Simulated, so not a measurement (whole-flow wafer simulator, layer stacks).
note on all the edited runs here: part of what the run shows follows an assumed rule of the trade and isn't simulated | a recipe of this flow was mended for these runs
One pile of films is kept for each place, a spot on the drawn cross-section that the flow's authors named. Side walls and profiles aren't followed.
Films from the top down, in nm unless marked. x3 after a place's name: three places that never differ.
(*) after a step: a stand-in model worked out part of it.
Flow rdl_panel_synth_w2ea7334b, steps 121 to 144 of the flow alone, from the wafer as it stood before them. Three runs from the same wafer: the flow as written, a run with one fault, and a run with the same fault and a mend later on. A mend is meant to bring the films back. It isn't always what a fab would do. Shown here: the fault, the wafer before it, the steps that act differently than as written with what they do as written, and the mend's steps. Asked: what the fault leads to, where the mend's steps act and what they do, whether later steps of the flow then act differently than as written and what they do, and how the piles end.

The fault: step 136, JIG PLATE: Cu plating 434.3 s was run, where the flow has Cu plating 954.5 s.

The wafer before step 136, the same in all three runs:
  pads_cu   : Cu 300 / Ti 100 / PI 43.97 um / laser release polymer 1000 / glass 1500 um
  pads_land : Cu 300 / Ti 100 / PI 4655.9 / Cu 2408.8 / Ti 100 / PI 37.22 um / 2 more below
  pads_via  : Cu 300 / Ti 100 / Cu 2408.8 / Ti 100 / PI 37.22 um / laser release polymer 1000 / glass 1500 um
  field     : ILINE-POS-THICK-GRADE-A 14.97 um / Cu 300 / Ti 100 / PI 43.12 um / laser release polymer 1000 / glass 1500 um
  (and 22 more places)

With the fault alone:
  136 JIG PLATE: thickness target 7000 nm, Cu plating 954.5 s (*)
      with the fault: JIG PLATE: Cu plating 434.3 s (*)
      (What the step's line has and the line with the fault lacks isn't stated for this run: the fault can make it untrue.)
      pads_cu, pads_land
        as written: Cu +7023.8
        with the fault: Cu +3195.9
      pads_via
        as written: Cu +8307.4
        with the fault: Cu +3195.9
  No later step of the flow acts differently than as written at any place that is followed.
  At the end the piles differ from the flow's by more than 2% or 0.5 nm, whichever is larger, at pads_cu, pads_land, pads_via.
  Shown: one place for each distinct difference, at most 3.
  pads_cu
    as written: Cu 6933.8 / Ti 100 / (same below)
    with the fault: Cu 3105.9 / Ti 100 / (same below)
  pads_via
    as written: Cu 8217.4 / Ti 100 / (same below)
    with the fault: Cu 3105.9 / Ti 100 / (same below)

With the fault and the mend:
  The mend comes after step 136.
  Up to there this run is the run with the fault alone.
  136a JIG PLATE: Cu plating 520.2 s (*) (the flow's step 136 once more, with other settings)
      pads_cu, pads_land
        Cu +3828
      pads_via
        Cu +5111.6
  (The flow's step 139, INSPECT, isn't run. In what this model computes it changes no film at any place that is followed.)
  No later step of the flow acts differently than as written at any place that is followed.
  At the end the piles are the same as the flow's at every place that both follow.
